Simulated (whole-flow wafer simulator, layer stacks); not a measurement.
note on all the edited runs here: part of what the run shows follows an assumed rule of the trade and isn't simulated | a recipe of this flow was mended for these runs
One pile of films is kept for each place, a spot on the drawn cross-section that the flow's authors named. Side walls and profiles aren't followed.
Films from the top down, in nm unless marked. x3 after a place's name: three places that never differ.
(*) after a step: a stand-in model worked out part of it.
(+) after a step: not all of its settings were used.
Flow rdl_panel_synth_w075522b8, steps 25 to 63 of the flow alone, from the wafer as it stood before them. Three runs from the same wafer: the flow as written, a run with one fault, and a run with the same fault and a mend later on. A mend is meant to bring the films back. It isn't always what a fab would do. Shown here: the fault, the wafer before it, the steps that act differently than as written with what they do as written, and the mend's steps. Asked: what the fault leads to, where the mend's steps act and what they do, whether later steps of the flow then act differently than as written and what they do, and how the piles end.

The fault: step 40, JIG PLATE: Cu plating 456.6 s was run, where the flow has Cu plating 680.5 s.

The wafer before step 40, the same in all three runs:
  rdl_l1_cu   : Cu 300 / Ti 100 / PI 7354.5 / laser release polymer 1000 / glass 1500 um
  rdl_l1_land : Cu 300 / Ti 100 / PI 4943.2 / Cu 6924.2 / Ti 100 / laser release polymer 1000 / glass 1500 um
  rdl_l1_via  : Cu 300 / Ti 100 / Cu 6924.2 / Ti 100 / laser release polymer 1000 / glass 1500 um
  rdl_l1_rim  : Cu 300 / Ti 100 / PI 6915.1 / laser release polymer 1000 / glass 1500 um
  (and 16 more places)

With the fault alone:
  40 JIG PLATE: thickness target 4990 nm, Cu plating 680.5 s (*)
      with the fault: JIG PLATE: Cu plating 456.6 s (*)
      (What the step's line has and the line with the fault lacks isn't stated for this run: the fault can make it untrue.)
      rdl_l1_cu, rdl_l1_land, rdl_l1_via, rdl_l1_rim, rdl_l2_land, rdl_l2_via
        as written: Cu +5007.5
        with the fault: Cu +3360
  Later steps of the flow that act differently than as written:
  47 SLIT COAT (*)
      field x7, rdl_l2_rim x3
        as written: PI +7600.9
        with the fault: PI +7231.2
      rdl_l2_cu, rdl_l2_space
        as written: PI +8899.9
        with the fault: PI +8093.5
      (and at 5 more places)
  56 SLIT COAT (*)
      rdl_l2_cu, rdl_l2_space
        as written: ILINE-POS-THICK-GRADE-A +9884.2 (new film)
        with the fault: ILINE-POS-THICK-GRADE-A +9671 (new film)
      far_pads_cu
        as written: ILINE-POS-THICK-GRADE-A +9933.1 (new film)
        with the fault: ILINE-POS-THICK-GRADE-A +9722.9 (new film)
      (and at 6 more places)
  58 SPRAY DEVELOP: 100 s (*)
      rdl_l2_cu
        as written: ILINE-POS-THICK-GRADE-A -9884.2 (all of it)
        with the fault: ILINE-POS-THICK-GRADE-A -9671 (all of it)
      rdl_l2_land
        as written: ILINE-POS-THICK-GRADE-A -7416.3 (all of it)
        with the fault: ILINE-POS-THICK-GRADE-A -7659.1 (all of it)
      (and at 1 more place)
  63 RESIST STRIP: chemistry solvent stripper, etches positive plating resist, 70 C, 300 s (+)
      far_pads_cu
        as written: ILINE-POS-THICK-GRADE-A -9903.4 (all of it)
        with the fault: ILINE-POS-THICK-GRADE-A -9693.2 (all of it)
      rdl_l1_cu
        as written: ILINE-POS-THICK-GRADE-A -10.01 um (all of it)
        with the fault: ILINE-POS-THICK-GRADE-A -10.15 um (all of it)
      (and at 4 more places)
  At the end the piles differ from the flow's by more than 2% or 0.5 nm, whichever is larger, at field x7, far_pads_cu, rdl_l1_cu and 11 more.
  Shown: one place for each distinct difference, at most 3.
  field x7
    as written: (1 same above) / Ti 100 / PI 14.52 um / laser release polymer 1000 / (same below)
    with the fault: (1 same above) / Ti 100 / PI 14.15 um / laser release polymer 1000 / (same below)
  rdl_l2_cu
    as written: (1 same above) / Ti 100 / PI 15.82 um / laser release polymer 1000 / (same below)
    with the fault: (1 same above) / Ti 100 / PI 15.01 um / laser release polymer 1000 / (same below)
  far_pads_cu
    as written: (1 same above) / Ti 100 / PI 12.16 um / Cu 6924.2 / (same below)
    with the fault: (1 same above) / Ti 100 / PI 11.38 um / Cu 6924.2 / (same below)

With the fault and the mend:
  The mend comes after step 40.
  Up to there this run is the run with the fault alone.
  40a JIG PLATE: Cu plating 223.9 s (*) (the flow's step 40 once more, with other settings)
      rdl_l1_cu, rdl_l1_land, rdl_l1_via, rdl_l1_rim, rdl_l2_land, rdl_l2_via
        Cu +1647.6
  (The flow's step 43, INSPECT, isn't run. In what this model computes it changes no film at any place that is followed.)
  No later step of the flow acts differently than as written at any place that is followed.
  At the end the piles are the same as the flow's at every place that both follow.
